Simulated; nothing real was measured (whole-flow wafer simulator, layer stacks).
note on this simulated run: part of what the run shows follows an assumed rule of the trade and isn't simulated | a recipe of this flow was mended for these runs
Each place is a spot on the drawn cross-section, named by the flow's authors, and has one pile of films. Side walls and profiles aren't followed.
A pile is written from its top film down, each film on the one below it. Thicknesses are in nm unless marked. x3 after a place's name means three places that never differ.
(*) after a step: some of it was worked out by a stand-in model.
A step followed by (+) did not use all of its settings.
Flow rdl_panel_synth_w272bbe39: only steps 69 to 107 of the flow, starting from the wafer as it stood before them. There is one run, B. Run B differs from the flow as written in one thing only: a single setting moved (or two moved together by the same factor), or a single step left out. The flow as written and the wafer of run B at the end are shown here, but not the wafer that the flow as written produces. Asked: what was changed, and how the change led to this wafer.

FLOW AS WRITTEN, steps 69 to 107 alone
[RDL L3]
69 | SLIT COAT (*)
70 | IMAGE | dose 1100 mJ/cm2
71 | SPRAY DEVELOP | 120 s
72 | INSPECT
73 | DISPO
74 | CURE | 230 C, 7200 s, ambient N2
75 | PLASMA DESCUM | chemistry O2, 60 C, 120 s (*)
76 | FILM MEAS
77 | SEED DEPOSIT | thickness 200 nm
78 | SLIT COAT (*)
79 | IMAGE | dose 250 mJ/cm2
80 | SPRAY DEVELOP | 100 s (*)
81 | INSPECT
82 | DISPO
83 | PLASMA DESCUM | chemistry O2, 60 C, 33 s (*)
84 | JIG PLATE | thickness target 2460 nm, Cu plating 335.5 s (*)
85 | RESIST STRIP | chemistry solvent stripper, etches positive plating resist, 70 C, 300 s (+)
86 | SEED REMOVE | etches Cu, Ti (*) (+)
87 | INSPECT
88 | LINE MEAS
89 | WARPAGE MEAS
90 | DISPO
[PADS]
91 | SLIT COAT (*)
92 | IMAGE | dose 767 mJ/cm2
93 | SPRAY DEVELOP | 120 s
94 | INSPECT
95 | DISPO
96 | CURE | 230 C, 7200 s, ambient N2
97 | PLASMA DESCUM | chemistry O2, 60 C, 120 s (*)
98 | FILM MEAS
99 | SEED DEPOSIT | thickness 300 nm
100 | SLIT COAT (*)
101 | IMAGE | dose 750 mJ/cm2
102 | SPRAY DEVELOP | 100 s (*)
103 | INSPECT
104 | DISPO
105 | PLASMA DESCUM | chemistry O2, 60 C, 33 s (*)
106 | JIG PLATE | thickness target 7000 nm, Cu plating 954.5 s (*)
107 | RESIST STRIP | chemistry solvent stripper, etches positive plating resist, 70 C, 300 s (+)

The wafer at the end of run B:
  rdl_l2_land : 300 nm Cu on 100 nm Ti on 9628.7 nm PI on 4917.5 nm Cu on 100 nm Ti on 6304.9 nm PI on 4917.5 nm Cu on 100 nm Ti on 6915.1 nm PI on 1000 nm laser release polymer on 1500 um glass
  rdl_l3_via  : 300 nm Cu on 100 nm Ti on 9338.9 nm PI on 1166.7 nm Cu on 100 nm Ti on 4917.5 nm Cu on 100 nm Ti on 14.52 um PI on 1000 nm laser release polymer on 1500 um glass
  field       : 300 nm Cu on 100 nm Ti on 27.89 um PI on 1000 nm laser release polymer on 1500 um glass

Cause: step 84, JIG PLATE: Cu plating 166.7 s was run, while the flow as written has Cu plating 335.5 s.

Step by step, how the change led to this:
  84 | JIG PLATE | thickness target 2460 nm, Cu plating 335.5 s (*)
      rdl_l3_cu, rdl_l3_land, rdl_l3_via, pads_land, pads_via: Cu gains 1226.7 (it would be, as written: Cu gains 2468.8)
  91 | SLIT COAT (*)
      rdl_l3_via: PI gains 9338.9 (new film) (it would be, as written: PI gains 10.46 um (new film))
      field: PI gains 5439.1 (it would be, as written: PI gains 5893.8)
      (and at 16 other places as well)
  100 | SLIT COAT (*)
      far_pads_cu: ILINE-POS-THICK-GRADE-A gains 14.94 um (new film) (it would be, as written: ILINE-POS-THICK-GRADE-A gains 14.95 um (new film))
      rdl_l1_space: ILINE-POS-THICK-GRADE-A gains 15.29 um (new film) (it would be, as written: ILINE-POS-THICK-GRADE-A gains 15.28 um (new film))
      (and at 13 other places as well)
  102 | SPRAY DEVELOP | 100 s (*)
      pads_cu: ILINE-POS-THICK-GRADE-A loses 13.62 um (all of it) (it would be, as written: ILINE-POS-THICK-GRADE-A loses 13.68 um (all of it))
      pads_land: ILINE-POS-THICK-GRADE-A loses 13.22 um (all of it) (it would be, as written: ILINE-POS-THICK-GRADE-A loses 13.11 um (all of it))
      (and at 1 other place as well)
  106 | JIG PLATE | thickness target 7000 nm, Cu plating 954.5 s (*)
      pads_via: Au/Ni/Cu gains 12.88 um (new film) (it would be, as written: Au/Ni/Cu gains 12.72 um (new film))
  107 | RESIST STRIP | chemistry solvent stripper, etches positive plating resist, 70 C, 300 s (+)
      rdl_l1_space: ILINE-POS-THICK-GRADE-A loses 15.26 um (all of it) (it would be, as written: ILINE-POS-THICK-GRADE-A loses 15.25 um (all of it))
      rdl_l1_via: ILINE-POS-THICK-GRADE-A loses 14.67 um (all of it) (it would be, as written: ILINE-POS-THICK-GRADE-A loses 14.68 um (all of it))
      (and at 9 other places as well)
